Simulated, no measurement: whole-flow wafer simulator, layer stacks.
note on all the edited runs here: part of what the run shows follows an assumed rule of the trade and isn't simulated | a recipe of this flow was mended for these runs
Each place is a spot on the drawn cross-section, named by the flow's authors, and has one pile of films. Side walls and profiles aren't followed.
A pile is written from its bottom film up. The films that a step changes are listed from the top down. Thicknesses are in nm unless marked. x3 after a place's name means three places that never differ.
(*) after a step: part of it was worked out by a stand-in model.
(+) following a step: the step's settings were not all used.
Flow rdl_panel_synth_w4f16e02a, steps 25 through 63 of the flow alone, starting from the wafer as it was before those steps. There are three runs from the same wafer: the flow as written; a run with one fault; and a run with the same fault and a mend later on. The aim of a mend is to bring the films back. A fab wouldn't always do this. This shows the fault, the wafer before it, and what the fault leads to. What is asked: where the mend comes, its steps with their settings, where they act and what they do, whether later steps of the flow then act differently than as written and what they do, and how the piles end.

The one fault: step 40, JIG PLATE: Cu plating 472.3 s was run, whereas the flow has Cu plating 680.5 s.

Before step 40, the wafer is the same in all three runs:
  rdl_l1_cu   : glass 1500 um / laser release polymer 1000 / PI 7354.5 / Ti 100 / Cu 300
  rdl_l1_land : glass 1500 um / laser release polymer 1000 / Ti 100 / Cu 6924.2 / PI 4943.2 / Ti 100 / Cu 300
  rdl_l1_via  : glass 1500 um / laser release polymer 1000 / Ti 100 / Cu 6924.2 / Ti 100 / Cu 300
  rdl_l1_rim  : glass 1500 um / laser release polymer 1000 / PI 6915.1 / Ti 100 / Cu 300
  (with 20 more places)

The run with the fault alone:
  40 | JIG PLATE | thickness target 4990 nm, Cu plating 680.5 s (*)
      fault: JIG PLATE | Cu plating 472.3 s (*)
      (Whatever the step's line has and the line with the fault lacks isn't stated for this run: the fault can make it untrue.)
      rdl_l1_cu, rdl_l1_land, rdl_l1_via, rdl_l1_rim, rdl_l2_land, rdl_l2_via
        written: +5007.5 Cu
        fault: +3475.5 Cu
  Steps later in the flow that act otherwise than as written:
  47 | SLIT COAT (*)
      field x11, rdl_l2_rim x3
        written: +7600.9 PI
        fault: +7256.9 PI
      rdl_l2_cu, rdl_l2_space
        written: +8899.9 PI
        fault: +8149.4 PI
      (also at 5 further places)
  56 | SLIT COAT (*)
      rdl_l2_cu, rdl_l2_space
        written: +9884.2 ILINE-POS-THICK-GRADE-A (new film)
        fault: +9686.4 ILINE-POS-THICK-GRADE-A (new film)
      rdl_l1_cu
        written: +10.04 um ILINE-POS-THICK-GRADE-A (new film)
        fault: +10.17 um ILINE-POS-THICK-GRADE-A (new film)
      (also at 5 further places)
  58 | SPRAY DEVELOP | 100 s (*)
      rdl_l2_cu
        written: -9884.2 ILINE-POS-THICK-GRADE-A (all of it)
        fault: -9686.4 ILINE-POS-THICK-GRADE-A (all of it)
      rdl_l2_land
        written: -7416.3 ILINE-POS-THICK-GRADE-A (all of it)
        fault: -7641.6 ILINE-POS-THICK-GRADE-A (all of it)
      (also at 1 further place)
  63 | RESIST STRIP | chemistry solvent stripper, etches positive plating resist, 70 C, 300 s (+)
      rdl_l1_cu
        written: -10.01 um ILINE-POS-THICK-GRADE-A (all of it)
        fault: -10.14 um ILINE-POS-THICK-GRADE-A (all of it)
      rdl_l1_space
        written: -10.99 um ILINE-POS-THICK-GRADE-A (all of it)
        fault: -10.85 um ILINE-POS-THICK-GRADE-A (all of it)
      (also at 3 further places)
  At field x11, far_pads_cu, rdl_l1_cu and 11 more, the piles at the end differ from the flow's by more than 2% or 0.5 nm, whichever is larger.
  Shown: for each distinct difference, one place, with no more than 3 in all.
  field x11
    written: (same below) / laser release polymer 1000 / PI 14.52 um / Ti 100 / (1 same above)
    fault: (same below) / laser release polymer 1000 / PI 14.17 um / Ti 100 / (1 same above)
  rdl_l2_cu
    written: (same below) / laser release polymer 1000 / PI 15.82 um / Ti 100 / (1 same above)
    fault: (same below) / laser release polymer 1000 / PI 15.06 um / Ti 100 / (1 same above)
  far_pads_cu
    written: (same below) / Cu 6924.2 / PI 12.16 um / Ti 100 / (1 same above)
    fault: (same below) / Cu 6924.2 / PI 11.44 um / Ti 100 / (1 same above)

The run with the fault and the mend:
  The mend stands after step 40.
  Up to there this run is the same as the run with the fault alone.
  40a | JIG PLATE | Cu plating 208.2 s (*) (the flow's step 40, run once more with other settings)
      rdl_l1_cu, rdl_l1_land, rdl_l1_via, rdl_l1_rim, rdl_l2_land, rdl_l2_via
        +1532.1 Cu
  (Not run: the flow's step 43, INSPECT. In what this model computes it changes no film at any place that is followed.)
  Later steps of the flow that are run all act as written at every place that is followed.
  By the end, the piles equal the flow's at every place that both follow.
